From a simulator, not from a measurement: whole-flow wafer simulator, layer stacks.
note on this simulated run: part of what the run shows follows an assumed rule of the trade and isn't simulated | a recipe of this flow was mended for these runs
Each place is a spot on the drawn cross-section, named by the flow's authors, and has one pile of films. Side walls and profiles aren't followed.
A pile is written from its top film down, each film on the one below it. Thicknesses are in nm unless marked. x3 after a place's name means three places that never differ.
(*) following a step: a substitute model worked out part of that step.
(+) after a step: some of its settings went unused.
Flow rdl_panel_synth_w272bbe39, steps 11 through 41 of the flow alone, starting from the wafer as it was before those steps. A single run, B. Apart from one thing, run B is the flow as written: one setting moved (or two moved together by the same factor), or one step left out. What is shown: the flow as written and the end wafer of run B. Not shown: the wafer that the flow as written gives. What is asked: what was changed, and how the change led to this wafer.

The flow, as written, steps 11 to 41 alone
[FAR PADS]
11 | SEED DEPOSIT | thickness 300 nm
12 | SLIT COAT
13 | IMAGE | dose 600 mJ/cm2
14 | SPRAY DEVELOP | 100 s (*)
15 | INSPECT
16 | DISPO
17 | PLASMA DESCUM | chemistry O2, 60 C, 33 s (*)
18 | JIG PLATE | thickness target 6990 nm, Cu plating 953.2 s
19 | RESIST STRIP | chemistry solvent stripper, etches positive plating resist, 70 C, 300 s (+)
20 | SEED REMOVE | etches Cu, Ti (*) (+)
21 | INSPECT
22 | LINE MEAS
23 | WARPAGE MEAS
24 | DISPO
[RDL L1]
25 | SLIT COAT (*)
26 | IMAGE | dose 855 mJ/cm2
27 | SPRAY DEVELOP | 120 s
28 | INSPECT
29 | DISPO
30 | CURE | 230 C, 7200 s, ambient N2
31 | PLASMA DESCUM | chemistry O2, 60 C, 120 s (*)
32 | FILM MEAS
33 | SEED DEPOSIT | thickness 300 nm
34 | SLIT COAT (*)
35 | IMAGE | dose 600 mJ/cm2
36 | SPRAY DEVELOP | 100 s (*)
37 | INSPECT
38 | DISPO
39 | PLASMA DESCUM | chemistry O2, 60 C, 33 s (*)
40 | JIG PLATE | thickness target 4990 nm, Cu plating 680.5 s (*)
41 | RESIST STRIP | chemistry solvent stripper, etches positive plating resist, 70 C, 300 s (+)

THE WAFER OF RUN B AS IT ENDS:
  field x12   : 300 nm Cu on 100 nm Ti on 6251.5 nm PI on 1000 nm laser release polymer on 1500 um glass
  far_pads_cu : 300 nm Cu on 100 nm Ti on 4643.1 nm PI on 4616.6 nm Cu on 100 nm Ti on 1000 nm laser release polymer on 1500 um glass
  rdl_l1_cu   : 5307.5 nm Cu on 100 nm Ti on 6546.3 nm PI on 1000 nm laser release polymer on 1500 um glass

What caused this: step 18, JIG PLATE: Cu plating 639.6 s was run, while the flow as written has Cu plating 953.2 s.

The path from the change to this, step by step:
  18 | JIG PLATE | thickness target 6990 nm, Cu plating 953.2 s
      far_pads_cu, rdl_l1_land, rdl_l1_via: +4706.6 Cu (as written it would have been: +7014.2 Cu)
  25 | SLIT COAT (*)
      field x12, rdl_l1_rim x3: +6251.5 PI (new film) (as written it would have been: +6915.1 PI (new film))
      far_pads_cu: +4643.1 PI (new film) (as written it would have been: +4450.5 PI (new film))
      (as well as at 2 more places)
  34 | SLIT COAT (*)
      rdl_l1_land: +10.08 um ILINE-POS-THICK-GRADE-A (new film) (as written it would have been: +9677 ILINE-POS-THICK-GRADE-A (new film))
      far_pads_cu: +10.69 um ILINE-POS-THICK-GRADE-A (new film) (as written it would have been: +10.3 um ILINE-POS-THICK-GRADE-A (new film))
      (as well as at 3 more places)
  36 | SPRAY DEVELOP | 100 s (*)
      rdl_l1_land: -10.08 um ILINE-POS-THICK-GRADE-A (all of it) (as written it would have been: -9677 ILINE-POS-THICK-GRADE-A (all of it))
      rdl_l1_cu: -12.2 um ILINE-POS-THICK-GRADE-A (all of it) (as written it would have been: -12.38 um ILINE-POS-THICK-GRADE-A (all of it))
      (as well as at 1 more place)
  41 | RESIST STRIP | chemistry solvent stripper, etches positive plating resist, 70 C, 300 s (+)
      far_pads_cu: -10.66 um ILINE-POS-THICK-GRADE-A (all of it) (as written it would have been: -10.27 um ILINE-POS-THICK-GRADE-A (all of it))
      rdl_l1_space: -12.18 um ILINE-POS-THICK-GRADE-A (all of it) (as written it would have been: -12.36 um ILINE-POS-THICK-GRADE-A (all of it))
